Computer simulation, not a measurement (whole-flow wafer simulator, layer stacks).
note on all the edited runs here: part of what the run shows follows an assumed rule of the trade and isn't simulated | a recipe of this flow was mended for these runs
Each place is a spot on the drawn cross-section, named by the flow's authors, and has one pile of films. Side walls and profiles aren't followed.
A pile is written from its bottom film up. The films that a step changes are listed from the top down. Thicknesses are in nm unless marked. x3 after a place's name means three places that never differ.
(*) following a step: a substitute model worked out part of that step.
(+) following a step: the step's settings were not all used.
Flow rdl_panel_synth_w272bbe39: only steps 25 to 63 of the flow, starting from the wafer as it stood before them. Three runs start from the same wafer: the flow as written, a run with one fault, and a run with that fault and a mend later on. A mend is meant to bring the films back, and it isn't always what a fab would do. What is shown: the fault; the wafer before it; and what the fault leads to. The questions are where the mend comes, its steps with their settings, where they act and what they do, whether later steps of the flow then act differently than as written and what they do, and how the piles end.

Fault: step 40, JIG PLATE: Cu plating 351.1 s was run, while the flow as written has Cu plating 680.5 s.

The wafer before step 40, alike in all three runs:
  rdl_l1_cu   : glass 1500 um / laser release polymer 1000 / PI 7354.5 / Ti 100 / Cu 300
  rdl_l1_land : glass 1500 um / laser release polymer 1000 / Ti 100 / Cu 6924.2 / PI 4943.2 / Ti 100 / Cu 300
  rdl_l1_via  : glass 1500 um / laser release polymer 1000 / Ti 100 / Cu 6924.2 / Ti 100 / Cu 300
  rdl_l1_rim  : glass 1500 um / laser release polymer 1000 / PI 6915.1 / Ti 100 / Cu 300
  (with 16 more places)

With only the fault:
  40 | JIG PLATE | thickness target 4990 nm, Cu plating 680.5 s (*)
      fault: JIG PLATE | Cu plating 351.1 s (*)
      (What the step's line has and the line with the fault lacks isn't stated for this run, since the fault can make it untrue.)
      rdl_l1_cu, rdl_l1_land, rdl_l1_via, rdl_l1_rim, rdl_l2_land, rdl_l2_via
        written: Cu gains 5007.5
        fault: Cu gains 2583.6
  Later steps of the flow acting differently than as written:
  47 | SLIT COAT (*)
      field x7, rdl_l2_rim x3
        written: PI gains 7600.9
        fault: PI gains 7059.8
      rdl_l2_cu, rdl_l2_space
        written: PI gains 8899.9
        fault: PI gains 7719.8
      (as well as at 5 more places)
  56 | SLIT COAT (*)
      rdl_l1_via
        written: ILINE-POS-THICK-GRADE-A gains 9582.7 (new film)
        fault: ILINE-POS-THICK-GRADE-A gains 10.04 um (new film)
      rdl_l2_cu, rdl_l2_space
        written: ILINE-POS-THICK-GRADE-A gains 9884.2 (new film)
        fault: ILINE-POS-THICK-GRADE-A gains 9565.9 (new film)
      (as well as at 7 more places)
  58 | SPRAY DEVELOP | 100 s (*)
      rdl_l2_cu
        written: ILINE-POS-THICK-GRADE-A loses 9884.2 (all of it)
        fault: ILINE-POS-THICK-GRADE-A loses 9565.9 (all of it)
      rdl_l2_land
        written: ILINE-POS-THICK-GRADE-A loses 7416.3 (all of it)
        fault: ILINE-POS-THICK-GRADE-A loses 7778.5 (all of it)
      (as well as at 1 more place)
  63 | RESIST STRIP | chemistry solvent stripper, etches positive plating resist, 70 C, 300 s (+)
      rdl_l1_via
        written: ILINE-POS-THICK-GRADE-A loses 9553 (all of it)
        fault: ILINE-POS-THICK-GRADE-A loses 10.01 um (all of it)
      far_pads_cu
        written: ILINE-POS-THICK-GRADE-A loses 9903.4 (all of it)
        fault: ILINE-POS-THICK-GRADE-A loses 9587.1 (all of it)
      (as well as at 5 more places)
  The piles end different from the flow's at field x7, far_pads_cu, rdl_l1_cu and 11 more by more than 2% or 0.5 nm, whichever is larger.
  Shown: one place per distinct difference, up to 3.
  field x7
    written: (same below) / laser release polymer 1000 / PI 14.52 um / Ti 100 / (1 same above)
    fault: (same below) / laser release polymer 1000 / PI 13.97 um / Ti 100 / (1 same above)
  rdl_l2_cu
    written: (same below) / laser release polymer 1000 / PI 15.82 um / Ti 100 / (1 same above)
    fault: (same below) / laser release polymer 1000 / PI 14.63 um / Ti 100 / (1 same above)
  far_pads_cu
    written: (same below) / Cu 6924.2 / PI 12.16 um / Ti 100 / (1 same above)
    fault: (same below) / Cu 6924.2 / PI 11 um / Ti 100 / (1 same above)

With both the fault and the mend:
  The mend stands after step 40.
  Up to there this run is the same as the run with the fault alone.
  40a | JIG PLATE | Cu plating 329.4 s (*) (the flow's step 40, run once more with other settings)
      rdl_l1_cu, rdl_l1_land, rdl_l1_via, rdl_l1_rim, rdl_l2_land, rdl_l2_via
        Cu gains 2423.9
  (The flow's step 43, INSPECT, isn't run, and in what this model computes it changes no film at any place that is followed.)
  Later steps of the flow that are run all act as written at every place that is followed.
  The piles end the same as the flow's at every place that both follow.
